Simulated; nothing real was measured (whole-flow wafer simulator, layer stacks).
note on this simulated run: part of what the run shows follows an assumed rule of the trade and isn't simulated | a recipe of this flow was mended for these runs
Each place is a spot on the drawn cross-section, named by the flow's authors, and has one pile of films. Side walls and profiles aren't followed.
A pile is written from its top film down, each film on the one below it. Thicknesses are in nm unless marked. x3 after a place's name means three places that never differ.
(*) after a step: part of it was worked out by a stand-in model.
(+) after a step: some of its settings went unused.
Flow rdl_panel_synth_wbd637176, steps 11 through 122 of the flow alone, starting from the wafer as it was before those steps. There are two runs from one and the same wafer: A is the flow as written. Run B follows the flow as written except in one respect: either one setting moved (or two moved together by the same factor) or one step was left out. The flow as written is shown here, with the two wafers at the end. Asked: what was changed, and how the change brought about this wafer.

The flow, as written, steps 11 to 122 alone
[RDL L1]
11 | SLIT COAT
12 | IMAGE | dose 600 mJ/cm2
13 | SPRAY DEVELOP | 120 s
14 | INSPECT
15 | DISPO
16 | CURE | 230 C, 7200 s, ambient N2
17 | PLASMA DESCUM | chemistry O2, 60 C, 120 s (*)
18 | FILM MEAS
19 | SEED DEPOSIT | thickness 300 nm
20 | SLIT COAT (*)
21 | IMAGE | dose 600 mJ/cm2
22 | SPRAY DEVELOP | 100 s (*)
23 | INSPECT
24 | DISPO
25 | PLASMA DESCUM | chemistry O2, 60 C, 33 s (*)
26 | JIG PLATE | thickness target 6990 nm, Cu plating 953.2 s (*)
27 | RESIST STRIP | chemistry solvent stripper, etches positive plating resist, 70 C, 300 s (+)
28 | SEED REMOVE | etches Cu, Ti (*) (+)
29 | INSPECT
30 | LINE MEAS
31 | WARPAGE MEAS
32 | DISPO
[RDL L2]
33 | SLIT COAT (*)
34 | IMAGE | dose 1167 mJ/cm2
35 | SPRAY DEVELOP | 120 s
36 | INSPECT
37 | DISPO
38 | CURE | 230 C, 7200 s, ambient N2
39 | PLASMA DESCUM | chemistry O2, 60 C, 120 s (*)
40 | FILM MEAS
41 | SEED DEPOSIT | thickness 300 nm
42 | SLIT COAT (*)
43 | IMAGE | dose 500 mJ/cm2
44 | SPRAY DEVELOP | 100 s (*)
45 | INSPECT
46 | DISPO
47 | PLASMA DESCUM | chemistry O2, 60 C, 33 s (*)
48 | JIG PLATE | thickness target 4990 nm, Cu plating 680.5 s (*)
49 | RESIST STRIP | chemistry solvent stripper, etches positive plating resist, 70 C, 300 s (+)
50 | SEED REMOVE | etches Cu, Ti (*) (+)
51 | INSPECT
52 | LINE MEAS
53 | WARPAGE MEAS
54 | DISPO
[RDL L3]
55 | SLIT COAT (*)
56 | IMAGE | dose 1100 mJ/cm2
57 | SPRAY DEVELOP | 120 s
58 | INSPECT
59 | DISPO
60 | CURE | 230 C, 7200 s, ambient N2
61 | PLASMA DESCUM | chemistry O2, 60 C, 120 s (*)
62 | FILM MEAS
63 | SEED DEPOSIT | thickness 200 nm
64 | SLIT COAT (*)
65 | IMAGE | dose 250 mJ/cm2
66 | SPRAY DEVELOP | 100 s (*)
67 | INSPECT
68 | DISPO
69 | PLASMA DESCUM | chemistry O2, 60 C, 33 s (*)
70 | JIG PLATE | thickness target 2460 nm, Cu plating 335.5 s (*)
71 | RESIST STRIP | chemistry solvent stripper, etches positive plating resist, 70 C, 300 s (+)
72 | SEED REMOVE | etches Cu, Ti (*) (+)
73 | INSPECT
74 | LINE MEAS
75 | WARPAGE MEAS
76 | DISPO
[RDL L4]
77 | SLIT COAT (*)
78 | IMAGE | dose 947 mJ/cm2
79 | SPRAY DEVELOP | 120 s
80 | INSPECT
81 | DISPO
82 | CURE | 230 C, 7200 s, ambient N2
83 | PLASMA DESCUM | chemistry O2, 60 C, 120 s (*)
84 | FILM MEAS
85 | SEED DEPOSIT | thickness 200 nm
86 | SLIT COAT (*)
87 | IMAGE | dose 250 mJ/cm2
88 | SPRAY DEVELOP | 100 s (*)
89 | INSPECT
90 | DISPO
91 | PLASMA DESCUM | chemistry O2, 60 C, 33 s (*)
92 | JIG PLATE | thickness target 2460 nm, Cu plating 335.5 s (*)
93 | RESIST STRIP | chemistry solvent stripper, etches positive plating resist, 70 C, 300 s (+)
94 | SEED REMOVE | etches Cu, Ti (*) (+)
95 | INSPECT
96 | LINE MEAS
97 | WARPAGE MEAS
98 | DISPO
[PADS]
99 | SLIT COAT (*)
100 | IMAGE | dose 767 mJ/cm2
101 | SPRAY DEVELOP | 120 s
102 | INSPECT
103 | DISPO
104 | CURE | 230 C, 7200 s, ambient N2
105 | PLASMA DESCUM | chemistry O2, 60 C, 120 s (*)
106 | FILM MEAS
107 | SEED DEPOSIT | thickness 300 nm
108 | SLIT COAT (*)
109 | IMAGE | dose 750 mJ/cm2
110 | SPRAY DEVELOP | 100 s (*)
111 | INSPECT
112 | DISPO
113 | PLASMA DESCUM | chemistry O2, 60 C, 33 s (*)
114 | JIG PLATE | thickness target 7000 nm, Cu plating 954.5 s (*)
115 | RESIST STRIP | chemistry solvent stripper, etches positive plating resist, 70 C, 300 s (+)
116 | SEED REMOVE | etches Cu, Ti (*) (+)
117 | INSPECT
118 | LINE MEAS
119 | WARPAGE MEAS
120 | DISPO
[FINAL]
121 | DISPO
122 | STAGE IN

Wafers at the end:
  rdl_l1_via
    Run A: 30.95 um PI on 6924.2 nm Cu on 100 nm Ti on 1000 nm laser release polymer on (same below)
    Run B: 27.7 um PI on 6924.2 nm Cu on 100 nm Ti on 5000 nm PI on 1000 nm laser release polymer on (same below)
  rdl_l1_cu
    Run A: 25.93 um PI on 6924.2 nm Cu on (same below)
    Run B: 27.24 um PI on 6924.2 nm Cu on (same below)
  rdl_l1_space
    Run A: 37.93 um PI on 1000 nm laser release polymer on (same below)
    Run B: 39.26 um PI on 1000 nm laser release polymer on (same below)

Cause: step 13, SPRAY DEVELOP: 120 s, was omitted.

The path from the change to this, step by step:
  20 | SLIT COAT (*)
      rdl_l1_cu: A +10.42 um ILINE-POS-THICK-GRADE-A (new film) | B +12 um ILINE-POS-THICK-GRADE-A (new film)
      rdl_l1_space: A +10.94 um ILINE-POS-THICK-GRADE-A (new film) | B +12 um ILINE-POS-THICK-GRADE-A (new film)
      (also at 1 further place)
  22 | SPRAY DEVELOP | 100 s (*)
      rdl_l1_cu: A -10.42 um ILINE-POS-THICK-GRADE-A (all of it) | B -12 um ILINE-POS-THICK-GRADE-A (all of it)
      rdl_l1_via: A -13.83 um ILINE-POS-THICK-GRADE-A (all of it) | B -12 um ILINE-POS-THICK-GRADE-A (all of it)
  27 | RESIST STRIP | chemistry solvent stripper, etches positive plating resist, 70 C, 300 s (+)
      rdl_l1_space: A -10.91 um ILINE-POS-THICK-GRADE-A (all of it) | B -11.97 um ILINE-POS-THICK-GRADE-A (all of it)
  33 | SLIT COAT (*)
      rdl_l1_cu: A +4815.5 PI (new film) | B +5406.8 PI (new film)
      rdl_l1_space: A +10.38 um PI | B +10.99 um PI
      (also at 1 further place)
  42 | SLIT COAT (*)
      rdl_l1_via: A +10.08 um ILINE-POS-THICK-GRADE-A (new film) | B +9151.1 ILINE-POS-THICK-GRADE-A (new film)
      rdl_l1_cu: A +9269.6 ILINE-POS-THICK-GRADE-A (new film) | B +9750.6 ILINE-POS-THICK-GRADE-A (new film)
      (also at 1 further place)
  49 | RESIST STRIP | chemistry solvent stripper, etches positive plating resist, 70 C, 300 s (+)
      rdl_l1_via: A -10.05 um ILINE-POS-THICK-GRADE-A (all of it) | B -9121.4 ILINE-POS-THICK-GRADE-A (all of it)
      rdl_l1_cu: A -9239.9 ILINE-POS-THICK-GRADE-A (all of it) | B -9720.9 ILINE-POS-THICK-GRADE-A (all of it)
      (also at 1 further place)
  55 | SLIT COAT (*)
      rdl_l1_cu: A +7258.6 PI | B +7654.9 PI
      rdl_l1_space: A +8409.5 PI | B +8803.7 PI
      (also at 1 further place)
  64 | SLIT COAT (*)
      rdl_l1_cu: A +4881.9 ILINE-POS-THICK-GRADE-A (new film) | B +5125.2 ILINE-POS-THICK-GRADE-A (new film)
      rdl_l1_space: A +5109.9 ILINE-POS-THICK-GRADE-A (new film) | B +5345.3 ILINE-POS-THICK-GRADE-A (new film)
      (also at 1 further place)
  71 | RESIST STRIP | chemistry solvent stripper, etches positive plating resist, 70 C, 300 s (+)
      rdl_l1_cu: A -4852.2 ILINE-POS-THICK-GRADE-A (all of it) | B -5095.5 ILINE-POS-THICK-GRADE-A (all of it)
      rdl_l1_space: A -5080.2 ILINE-POS-THICK-GRADE-A (all of it) | B -5315.6 ILINE-POS-THICK-GRADE-A (all of it)
      (also at 1 further place)
  77 | SLIT COAT (*)
      rdl_l1_cu: A +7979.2 PI | B +8197.8 PI
      rdl_l1_space: A +8225.4 PI | B +8435.5 PI
      (also at 1 further place)
  86 | SLIT COAT (*)
      rdl_l1_cu: A +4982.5 ILINE-POS-THICK-GRADE-A (new film) | B +5114.4 ILINE-POS-THICK-GRADE-A (new film)
      rdl_l1_space: A +5029.9 ILINE-POS-THICK-GRADE-A (new film) | B +5155.1 ILINE-POS-THICK-GRADE-A (new film)
      (also at 1 further place)
  93 | RESIST STRIP | chemistry solvent stripper, etches positive plating resist, 70 C, 300 s (+)
      rdl_l1_cu: A -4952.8 ILINE-POS-THICK-GRADE-A (all of it) | B -5084.7 ILINE-POS-THICK-GRADE-A (all of it)
      rdl_l1_space: A -5000.2 ILINE-POS-THICK-GRADE-A (all of it) | B -5125.4 ILINE-POS-THICK-GRADE-A (all of it)
      (also at 1 further place)
  99 | SLIT COAT (*)
      rdl_l1_via: A +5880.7 PI | B +5668.6 PI
  108 | SLIT COAT (*)
      rdl_l1_cu: A +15 um ILINE-POS-THICK-GRADE-A (new film) | B +15.09 um ILINE-POS-THICK-GRADE-A (new film)
      rdl_l1_space: A +15.01 um ILINE-POS-THICK-GRADE-A (new film) | B +15.1 um ILINE-POS-THICK-GRADE-A (new film)
      (also at 1 further place)
  115 | RESIST STRIP | chemistry solvent stripper, etches positive plating resist, 70 C, 300 s (+)
      rdl_l1_cu: A -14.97 um ILINE-POS-THICK-GRADE-A (all of it) | B -15.06 um ILINE-POS-THICK-GRADE-A (all of it)
      rdl_l1_space: A -14.98 um ILINE-POS-THICK-GRADE-A (all of it) | B -15.07 um ILINE-POS-THICK-GRADE-A (all of it)
      (also at 1 further place)
